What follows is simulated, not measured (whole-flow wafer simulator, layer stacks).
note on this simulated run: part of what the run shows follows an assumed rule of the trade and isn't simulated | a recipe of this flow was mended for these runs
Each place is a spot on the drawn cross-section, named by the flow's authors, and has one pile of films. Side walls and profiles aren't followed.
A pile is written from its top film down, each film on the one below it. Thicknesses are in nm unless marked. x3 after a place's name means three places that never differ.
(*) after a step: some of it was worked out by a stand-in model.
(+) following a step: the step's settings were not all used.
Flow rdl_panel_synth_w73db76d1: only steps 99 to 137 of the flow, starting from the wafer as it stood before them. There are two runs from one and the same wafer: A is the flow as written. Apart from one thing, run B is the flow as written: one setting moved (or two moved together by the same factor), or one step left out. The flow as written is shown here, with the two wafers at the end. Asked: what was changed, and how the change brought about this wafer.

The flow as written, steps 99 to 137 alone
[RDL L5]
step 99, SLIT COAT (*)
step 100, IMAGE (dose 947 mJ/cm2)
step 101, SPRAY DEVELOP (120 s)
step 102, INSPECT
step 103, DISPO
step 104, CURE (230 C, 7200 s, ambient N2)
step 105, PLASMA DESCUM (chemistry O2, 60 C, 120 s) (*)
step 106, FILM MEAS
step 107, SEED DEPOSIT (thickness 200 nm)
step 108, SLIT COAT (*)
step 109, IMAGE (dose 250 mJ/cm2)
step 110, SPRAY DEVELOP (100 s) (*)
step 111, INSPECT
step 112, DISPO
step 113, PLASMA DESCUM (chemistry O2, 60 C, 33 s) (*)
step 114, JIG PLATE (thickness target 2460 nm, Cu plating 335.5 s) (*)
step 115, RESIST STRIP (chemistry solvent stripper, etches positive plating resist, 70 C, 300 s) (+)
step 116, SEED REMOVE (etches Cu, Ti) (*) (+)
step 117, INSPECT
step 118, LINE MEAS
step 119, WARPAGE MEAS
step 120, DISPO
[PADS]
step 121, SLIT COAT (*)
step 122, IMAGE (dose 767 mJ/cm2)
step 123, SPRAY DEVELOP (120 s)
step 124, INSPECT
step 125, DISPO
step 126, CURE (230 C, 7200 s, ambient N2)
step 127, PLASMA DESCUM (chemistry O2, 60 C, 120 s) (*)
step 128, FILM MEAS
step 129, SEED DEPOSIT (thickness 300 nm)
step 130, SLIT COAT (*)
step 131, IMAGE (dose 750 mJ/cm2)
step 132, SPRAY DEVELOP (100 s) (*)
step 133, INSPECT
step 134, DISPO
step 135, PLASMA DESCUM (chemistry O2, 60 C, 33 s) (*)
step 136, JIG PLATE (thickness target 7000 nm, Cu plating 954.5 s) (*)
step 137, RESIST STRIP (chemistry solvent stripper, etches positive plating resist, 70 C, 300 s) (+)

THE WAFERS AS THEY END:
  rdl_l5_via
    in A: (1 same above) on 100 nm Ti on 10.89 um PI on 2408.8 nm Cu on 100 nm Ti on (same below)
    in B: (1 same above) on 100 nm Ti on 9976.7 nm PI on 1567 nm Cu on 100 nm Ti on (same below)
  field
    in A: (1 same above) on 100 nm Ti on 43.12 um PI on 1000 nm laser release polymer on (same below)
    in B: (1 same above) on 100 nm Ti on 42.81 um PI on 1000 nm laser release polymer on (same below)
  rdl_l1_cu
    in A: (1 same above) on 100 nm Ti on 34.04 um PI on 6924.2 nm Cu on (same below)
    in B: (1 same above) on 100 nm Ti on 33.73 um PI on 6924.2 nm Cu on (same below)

What caused this: step 114, JIG PLATE: Cu plating 221.1 s was run, though the flow has Cu plating 335.5 s.

The path from the change to this, step by step:
  step 114, JIG PLATE (thickness target 2460 nm, Cu plating 335.5 s) (*)
      rdl_l5_cu, rdl_l5_land, rdl_l5_via, pads_land, pads_via: A Cu gains 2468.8 | B Cu gains 1627
  step 121, SLIT COAT (*)
      rdl_l5_via: A PI gains 10.89 um (new film) | B PI gains 9976.7 (new film)
      field: A PI gains 5893.8 | B PI gains 5583
      (as well as at 23 more places)
  step 130, SLIT COAT (*)
      rdl_l2_cu, rdl_l2_space: A ILINE-POS-THICK-GRADE-A gains 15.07 um (new film) | B ILINE-POS-THICK-GRADE-A gains 15.08 um (new film)
      rdl_l2_via: A ILINE-POS-THICK-GRADE-A gains 14.89 um (new film) | B ILINE-POS-THICK-GRADE-A gains 14.88 um (new film)
      (as well as at 8 more places)
  step 132, SPRAY DEVELOP (100 s) (*)
      pads_cu: A ILINE-POS-THICK-GRADE-A loses 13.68 um (all of it) | B ILINE-POS-THICK-GRADE-A loses 13.64 um (all of it)
      pads_land: A ILINE-POS-THICK-GRADE-A loses 13.11 um (all of it) | B ILINE-POS-THICK-GRADE-A loses 13.18 um (all of it)
      (as well as at 1 more place)
  step 137, RESIST STRIP (chemistry solvent stripper, etches positive plating resist, 70 C, 300 s) (+)
      rdl_l5_cu: A ILINE-POS-THICK-GRADE-A loses 15.09 um (all of it) | B ILINE-POS-THICK-GRADE-A loses 14.8 um (all of it)
      rdl_l5_space: A ILINE-POS-THICK-GRADE-A loses 15.09 um (all of it) | B ILINE-POS-THICK-GRADE-A loses 14.86 um (all of it)
      (as well as at 3 more places)
